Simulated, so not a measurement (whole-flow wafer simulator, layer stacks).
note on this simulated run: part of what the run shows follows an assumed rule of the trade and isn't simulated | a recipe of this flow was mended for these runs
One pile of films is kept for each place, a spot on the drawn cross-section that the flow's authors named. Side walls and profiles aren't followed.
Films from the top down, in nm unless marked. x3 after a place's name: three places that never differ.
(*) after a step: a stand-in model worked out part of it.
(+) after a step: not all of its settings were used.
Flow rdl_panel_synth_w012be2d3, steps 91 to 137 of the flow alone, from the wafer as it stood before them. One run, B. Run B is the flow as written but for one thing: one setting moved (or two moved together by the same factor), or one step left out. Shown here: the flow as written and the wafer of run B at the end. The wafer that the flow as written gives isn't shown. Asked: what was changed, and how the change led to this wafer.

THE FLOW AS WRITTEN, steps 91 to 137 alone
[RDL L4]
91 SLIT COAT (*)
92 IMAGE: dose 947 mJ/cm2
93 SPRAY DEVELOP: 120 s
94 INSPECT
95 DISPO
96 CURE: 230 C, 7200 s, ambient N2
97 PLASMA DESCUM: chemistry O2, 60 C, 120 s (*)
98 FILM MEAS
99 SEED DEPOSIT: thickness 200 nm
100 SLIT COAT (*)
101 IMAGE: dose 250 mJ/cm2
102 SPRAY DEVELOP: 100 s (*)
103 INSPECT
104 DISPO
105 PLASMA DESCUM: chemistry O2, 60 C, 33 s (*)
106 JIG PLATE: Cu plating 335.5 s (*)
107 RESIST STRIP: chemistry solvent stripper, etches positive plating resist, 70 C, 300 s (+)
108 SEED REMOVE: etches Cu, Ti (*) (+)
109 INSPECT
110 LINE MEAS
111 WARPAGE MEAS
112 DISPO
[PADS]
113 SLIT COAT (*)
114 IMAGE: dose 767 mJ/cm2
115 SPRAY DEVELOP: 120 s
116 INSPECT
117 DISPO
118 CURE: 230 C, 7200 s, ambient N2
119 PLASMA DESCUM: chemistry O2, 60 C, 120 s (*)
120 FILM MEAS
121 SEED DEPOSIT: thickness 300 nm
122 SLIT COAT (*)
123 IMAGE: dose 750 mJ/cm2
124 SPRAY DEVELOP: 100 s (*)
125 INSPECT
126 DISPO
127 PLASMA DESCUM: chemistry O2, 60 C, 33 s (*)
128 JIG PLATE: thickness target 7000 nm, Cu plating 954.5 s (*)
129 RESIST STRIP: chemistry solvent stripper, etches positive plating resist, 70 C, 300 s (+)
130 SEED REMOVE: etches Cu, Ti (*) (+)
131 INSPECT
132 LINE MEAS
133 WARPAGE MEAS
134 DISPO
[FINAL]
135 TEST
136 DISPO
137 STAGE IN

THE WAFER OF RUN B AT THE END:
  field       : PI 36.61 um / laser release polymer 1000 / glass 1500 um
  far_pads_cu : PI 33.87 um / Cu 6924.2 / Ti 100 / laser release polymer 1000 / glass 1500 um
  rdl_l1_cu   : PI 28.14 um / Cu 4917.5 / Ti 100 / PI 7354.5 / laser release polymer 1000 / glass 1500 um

The cause: step 106, JIG PLATE: Cu plating 389.2 s was run, where the flow has Cu plating 335.5 s.

How the change led to this, step by step:
  106 JIG PLATE: Cu plating 335.5 s (*)
      rdl_l4_cu, rdl_l4_land, rdl_l4_via, pads_land, pads_via: Cu +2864 (as written it would be: Cu +2468.8)
  113 SLIT COAT (*)
      field: PI +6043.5 (as written it would be: PI +5893.8)
      far_pads_cu: PI +5993.6 (as written it would be: PI +5844.2)
      (and at 19 more places)
  122 SLIT COAT (*)
      rdl_l1_rim: ILINE-POS-THICK-GRADE-A +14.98 um (new film) (as written it would be: ILINE-POS-THICK-GRADE-A +14.99 um (new film))
      rdl_l3_via: ILINE-POS-THICK-GRADE-A +14.81 um (new film) (as written it would be: ILINE-POS-THICK-GRADE-A +14.8 um (new film))
      (and at 8 more places)
  124 SPRAY DEVELOP: 100 s (*)
      pads_cu: ILINE-POS-THICK-GRADE-A -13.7 um (all of it) (as written it would be: ILINE-POS-THICK-GRADE-A -13.68 um (all of it))
      pads_land: ILINE-POS-THICK-GRADE-A -13.08 um (all of it) (as written it would be: ILINE-POS-THICK-GRADE-A -13.11 um (all of it))
      (and at 1 more place)
  129 RESIST STRIP: chemistry solvent stripper, etches positive plating resist, 70 C, 300 s (+)
      rdl_l3_via: ILINE-POS-THICK-GRADE-A -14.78 um (all of it) (as written it would be: ILINE-POS-THICK-GRADE-A -14.77 um (all of it))
      rdl_l4_cu: ILINE-POS-THICK-GRADE-A -15.18 um (all of it) (as written it would be: ILINE-POS-THICK-GRADE-A -15.09 um (all of it))
      (and at 4 more places)
